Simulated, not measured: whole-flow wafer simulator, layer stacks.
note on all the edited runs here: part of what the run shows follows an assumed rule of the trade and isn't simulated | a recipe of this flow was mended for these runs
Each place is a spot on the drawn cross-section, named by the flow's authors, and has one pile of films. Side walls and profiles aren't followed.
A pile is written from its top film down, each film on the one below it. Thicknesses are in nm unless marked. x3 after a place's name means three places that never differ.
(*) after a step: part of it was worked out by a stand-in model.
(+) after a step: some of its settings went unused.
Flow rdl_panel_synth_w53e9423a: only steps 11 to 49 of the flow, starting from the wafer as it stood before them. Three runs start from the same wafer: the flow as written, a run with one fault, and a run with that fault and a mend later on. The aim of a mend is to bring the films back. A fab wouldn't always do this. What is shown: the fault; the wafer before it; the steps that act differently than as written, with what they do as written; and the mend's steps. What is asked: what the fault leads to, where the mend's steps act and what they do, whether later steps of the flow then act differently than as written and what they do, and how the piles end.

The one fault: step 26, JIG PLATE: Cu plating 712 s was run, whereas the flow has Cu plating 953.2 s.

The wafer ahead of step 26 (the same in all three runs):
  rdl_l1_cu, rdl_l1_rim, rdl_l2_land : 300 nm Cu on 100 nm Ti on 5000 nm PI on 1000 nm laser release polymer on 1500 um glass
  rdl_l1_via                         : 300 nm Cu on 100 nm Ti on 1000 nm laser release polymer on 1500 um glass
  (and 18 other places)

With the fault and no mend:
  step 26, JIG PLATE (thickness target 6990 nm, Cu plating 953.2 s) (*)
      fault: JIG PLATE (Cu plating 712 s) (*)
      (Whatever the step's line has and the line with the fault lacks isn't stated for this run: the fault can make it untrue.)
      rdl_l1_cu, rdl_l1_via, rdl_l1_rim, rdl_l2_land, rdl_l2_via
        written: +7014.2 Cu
        fault: +5239.3 Cu
  Steps later in the flow that act otherwise than as written:
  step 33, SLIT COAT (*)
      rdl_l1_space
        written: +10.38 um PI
        fault: +9178.5 PI
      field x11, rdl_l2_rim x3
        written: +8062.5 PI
        fault: +7653.6 PI
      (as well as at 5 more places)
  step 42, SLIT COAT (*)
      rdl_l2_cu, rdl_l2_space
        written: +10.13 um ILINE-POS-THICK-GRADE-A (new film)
        fault: +9913.2 ILINE-POS-THICK-GRADE-A (new film)
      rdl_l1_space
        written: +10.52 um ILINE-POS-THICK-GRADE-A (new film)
        fault: +10.28 um ILINE-POS-THICK-GRADE-A (new film)
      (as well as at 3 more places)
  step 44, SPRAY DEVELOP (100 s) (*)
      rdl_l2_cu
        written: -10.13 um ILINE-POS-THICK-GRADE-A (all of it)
        fault: -9913.2 ILINE-POS-THICK-GRADE-A (all of it)
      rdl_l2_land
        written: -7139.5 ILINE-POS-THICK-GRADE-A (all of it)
        fault: -7383.3 ILINE-POS-THICK-GRADE-A (all of it)
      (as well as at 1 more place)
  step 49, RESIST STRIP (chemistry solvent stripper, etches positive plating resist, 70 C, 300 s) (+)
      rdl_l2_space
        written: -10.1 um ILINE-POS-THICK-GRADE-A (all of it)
        fault: -9883.5 ILINE-POS-THICK-GRADE-A (all of it)
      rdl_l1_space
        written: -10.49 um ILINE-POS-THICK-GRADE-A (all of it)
        fault: -10.25 um ILINE-POS-THICK-GRADE-A (all of it)
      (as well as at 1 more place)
  At field x11, rdl_l1_cu, rdl_l1_space and 9 more, the piles at the end differ from the flow's by more than 2% or 0.5 nm, whichever is larger.
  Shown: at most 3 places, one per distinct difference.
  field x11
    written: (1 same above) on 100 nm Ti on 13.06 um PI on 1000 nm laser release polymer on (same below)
    fault: (1 same above) on 100 nm Ti on 12.65 um PI on 1000 nm laser release polymer on (same below)
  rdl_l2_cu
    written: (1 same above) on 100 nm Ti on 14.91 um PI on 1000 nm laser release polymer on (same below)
    fault: (1 same above) on 100 nm Ti on 14.01 um PI on 1000 nm laser release polymer on (same below)
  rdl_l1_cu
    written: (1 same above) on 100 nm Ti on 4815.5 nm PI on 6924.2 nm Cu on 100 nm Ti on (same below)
    fault: (1 same above) on 100 nm Ti on 5086.7 nm PI on 5149.3 nm Cu on 100 nm Ti on (same below)

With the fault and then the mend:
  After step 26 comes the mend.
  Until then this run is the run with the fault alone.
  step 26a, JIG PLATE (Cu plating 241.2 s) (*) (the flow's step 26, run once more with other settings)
      rdl_l1_cu, rdl_l1_via, rdl_l1_rim, rdl_l2_land, rdl_l2_via
        +1774.9 Cu
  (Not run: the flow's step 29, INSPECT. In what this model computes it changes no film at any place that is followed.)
  Every later step of the flow that is run acts as written at every place that is followed.
  At every place that both follow, the piles at the end match the flow's.
